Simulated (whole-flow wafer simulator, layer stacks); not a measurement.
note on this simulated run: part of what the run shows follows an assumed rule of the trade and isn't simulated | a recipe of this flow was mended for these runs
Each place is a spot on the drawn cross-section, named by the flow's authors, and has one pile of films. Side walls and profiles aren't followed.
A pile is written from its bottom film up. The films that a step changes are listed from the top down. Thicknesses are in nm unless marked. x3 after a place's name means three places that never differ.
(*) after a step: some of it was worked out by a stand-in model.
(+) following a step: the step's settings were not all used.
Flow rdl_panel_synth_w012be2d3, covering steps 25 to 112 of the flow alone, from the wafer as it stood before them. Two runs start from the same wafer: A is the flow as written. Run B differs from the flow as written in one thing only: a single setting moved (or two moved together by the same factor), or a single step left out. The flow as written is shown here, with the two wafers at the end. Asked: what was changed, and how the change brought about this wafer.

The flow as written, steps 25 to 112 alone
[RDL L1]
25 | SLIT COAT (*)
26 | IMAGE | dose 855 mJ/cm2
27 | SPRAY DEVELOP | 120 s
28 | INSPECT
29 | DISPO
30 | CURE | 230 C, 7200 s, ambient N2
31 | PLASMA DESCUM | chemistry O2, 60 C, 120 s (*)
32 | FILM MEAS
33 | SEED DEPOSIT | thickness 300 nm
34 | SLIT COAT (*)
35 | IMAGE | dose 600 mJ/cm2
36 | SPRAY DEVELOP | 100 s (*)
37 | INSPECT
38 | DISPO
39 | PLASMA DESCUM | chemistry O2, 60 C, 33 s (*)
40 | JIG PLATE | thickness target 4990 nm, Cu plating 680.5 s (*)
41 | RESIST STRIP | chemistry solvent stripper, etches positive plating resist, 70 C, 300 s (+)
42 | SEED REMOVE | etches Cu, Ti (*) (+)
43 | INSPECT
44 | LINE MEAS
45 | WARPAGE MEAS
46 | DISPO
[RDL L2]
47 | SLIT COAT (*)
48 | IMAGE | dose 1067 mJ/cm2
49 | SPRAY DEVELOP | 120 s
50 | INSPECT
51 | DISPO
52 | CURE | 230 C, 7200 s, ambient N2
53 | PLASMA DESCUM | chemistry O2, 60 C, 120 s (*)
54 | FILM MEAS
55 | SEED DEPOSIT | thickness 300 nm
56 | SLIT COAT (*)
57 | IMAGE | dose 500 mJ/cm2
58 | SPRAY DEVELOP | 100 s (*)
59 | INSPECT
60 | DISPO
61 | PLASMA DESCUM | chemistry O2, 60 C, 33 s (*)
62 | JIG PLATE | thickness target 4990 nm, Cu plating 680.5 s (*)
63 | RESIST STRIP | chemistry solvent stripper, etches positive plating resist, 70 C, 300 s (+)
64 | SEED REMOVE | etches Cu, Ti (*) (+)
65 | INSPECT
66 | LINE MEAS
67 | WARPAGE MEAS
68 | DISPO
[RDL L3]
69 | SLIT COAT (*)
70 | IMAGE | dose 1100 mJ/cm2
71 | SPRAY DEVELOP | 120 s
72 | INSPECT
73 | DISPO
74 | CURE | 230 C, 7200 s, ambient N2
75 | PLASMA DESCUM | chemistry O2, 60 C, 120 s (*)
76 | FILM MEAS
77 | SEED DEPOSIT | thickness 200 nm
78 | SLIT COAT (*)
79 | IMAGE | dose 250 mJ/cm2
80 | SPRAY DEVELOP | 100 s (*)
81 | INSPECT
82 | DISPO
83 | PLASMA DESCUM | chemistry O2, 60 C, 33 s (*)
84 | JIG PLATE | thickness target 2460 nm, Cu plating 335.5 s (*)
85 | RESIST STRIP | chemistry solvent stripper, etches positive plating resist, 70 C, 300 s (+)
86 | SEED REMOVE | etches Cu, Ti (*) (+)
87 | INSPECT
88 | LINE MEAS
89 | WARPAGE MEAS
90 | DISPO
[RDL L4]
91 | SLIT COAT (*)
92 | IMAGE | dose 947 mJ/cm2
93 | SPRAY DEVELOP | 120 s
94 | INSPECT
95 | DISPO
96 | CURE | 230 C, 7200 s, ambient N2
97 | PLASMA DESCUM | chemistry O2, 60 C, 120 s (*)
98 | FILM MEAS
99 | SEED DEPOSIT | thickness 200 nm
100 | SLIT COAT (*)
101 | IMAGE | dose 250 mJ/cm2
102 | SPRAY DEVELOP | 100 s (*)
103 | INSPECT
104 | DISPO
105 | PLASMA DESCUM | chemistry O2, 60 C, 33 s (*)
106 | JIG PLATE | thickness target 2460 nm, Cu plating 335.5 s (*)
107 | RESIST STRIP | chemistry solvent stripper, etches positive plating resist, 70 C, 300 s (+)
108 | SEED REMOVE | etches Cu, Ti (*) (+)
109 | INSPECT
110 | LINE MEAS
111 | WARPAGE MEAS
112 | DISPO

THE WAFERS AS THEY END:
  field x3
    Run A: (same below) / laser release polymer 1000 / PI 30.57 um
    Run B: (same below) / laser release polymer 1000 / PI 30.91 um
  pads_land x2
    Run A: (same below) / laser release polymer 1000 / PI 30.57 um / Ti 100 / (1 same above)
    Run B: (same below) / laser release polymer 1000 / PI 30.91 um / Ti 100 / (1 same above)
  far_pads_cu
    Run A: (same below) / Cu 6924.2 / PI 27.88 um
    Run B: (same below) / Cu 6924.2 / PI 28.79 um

The reason: step 40, JIG PLATE: Cu plating 884.6 s was run, while the flow as written has Cu plating 680.5 s.

How this came from the change, step by step:
  40 | JIG PLATE | thickness target 4990 nm, Cu plating 680.5 s (*)
      rdl_l1_cu, rdl_l1_land, rdl_l1_via, rdl_l1_rim, rdl_l2_land, rdl_l2_via: A Cu gains 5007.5 | B Cu gains 6509.4
  47 | SLIT COAT (*)
      rdl_l1_space: A PI gains 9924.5 | B PI gains 10.6 um
      field x3, rdl_l3_cu, rdl_l3_space and 9 more: A PI gains 7600.9 | B PI gains 7945.2
      (also at 6 further places)
  56 | SLIT COAT (*)
      rdl_l2_cu, rdl_l2_space: A ILINE-POS-THICK-GRADE-A gains 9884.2 (new film) | B ILINE-POS-THICK-GRADE-A gains 10.07 um (new film)
      far_pads_cu: A ILINE-POS-THICK-GRADE-A gains 9933.1 (new film) | B ILINE-POS-THICK-GRADE-A gains 10.1 um (new film)
      (also at 6 further places)
  58 | SPRAY DEVELOP | 100 s (*)
      rdl_l2_cu: A ILINE-POS-THICK-GRADE-A loses 9884.2 (all of it) | B ILINE-POS-THICK-GRADE-A loses 10.07 um (all of it)
      rdl_l2_land: A ILINE-POS-THICK-GRADE-A loses 7416.3 (all of it) | B ILINE-POS-THICK-GRADE-A loses 7207.2 (all of it)
      (also at 1 further place)
  63 | RESIST STRIP | chemistry solvent stripper, etches positive plating resist, 70 C, 300 s (+)
      far_pads_cu: A ILINE-POS-THICK-GRADE-A loses 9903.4 (all of it) | B ILINE-POS-THICK-GRADE-A loses 10.07 um (all of it)
      rdl_l1_cu: A ILINE-POS-THICK-GRADE-A loses 10.01 um (all of it) | B ILINE-POS-THICK-GRADE-A loses 9854.7 (all of it)
      (also at 4 further places)
  69 | SLIT COAT (*)
      rdl_l1_land: A PI gains 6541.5 | B PI gains 6326.3
      rdl_l1_via: A PI gains 7624.2 | B PI gains 7369.5
      (also at 4 further places)
  78 | SLIT COAT (*)
      rdl_l1_land: A ILINE-POS-THICK-GRADE-A gains 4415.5 (new film) | B ILINE-POS-THICK-GRADE-A gains 4321.5 (new film)
      rdl_l1_via: A ILINE-POS-THICK-GRADE-A gains 4607.1 (new film) | B ILINE-POS-THICK-GRADE-A gains 4447 (new film)
      (also at 1 further place)
  85 | RESIST STRIP | chemistry solvent stripper, etches positive plating resist, 70 C, 300 s (+)
      rdl_l1_land: A ILINE-POS-THICK-GRADE-A loses 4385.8 (all of it) | B ILINE-POS-THICK-GRADE-A loses 4291.8 (all of it)
      rdl_l1_via: A ILINE-POS-THICK-GRADE-A loses 4577.4 (all of it) | B ILINE-POS-THICK-GRADE-A loses 4417.3 (all of it)
      (also at 1 further place)
  91 | SLIT COAT (*)
      rdl_l1_via: A PI gains 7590 | B PI gains 7409.5
